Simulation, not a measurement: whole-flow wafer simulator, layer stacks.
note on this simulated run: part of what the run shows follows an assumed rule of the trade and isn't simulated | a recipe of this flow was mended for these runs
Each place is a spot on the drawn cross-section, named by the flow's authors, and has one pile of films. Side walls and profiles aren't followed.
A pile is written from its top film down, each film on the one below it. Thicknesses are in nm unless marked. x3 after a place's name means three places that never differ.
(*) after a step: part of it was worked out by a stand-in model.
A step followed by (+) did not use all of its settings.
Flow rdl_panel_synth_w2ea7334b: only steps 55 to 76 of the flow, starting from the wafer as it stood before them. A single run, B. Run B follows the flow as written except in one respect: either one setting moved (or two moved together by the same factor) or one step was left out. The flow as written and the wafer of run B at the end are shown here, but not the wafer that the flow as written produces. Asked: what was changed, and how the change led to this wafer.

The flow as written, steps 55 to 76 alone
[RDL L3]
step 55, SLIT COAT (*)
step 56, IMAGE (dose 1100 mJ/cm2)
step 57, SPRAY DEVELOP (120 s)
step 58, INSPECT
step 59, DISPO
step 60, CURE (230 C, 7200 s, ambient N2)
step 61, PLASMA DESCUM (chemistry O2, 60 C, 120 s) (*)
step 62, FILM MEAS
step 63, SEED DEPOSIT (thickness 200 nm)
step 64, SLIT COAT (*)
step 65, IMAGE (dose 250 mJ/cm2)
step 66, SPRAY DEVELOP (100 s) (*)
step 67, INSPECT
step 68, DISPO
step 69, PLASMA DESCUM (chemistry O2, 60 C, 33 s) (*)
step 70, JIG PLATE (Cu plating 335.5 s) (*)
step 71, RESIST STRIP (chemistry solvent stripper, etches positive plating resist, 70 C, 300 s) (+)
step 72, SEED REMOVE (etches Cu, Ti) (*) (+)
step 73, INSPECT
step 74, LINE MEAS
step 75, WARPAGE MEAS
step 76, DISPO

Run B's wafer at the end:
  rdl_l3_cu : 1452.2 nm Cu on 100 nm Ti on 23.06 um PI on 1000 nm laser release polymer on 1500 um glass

The reason: step 70, JIG PLATE: Cu plating 205.5 s was run, though the flow has Cu plating 335.5 s.

Step by step, how the change led to this:
  step 70, JIG PLATE (Cu plating 335.5 s) (*)
      rdl_l3_cu, rdl_l3_land, rdl_l3_via, rdl_l4_land x2: +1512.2 Cu (in the flow as written it would be: +2468.8 Cu)
